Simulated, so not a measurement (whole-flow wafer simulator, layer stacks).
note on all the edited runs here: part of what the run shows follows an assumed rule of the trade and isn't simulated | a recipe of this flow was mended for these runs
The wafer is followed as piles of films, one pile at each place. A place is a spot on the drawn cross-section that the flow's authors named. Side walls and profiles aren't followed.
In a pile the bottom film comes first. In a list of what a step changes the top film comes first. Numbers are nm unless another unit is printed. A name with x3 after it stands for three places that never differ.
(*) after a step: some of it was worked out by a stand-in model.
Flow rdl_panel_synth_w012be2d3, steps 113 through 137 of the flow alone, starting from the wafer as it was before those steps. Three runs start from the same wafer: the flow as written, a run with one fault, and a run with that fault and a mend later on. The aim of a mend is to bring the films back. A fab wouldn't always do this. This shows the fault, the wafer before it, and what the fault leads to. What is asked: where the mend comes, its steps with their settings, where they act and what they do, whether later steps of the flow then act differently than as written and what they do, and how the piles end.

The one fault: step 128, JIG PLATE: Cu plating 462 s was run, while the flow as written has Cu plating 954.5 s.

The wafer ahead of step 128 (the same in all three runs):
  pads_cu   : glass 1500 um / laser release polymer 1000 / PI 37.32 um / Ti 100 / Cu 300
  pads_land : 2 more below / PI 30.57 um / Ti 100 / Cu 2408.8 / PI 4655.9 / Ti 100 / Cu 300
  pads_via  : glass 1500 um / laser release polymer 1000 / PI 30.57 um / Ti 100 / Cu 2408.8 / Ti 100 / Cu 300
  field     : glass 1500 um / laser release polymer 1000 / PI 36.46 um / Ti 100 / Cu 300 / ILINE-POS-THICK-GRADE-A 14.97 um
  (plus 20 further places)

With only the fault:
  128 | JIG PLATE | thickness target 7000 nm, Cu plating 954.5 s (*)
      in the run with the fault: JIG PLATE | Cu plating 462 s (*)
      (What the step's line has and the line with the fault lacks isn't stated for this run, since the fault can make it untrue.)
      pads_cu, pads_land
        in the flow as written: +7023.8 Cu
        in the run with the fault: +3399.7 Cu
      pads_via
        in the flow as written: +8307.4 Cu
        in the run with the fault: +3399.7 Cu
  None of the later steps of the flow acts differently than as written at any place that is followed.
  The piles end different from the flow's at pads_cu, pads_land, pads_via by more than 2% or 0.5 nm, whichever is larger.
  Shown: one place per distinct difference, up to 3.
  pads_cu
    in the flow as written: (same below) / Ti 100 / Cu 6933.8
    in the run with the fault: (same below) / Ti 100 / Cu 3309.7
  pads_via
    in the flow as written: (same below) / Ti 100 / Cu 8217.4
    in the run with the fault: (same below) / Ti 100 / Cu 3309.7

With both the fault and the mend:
  The mend follows step 128.
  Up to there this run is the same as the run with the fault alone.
  128a | JIG PLATE | Cu plating 492.5 s (*) (a further turn of the flow's step 128, with different settings)
      pads_cu, pads_land
        +3624.1 Cu
      pads_via
        +4907.8 Cu
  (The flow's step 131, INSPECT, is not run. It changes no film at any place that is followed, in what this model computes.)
  None of the later steps of the flow acts differently than as written at any place that is followed.
  The piles end the same as the flow's at every place that both follow.
